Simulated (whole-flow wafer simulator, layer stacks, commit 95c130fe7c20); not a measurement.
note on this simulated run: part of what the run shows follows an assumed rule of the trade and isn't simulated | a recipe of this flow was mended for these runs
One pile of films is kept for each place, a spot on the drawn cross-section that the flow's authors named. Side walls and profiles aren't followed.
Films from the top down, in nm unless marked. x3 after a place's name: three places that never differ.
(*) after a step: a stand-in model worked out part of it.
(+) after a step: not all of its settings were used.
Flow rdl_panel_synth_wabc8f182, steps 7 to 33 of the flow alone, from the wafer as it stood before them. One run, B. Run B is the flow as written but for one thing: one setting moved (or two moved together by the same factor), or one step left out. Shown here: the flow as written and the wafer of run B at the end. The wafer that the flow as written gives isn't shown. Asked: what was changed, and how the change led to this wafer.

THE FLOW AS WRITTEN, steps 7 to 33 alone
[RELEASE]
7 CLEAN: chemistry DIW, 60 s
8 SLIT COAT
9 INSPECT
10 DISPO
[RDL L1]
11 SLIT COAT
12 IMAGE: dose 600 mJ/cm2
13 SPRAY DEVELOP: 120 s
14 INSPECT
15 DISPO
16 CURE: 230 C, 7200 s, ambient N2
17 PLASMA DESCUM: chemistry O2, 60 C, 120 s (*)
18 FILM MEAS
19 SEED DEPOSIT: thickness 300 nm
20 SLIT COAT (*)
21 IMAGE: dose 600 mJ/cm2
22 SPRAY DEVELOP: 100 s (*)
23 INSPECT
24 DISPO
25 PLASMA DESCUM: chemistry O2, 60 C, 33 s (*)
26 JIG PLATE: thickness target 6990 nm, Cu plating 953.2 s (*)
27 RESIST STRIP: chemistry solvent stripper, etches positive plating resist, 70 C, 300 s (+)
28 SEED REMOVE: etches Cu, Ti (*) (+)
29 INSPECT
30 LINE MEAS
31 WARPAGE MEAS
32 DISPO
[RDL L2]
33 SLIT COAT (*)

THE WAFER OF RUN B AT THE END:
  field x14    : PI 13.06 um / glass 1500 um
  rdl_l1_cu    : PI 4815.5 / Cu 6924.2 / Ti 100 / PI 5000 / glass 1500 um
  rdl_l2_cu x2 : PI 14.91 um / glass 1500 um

The cause: step 8, SLIT COAT, was left out.

How the change led to this, step by step:
  (no step that both runs have acts differently)
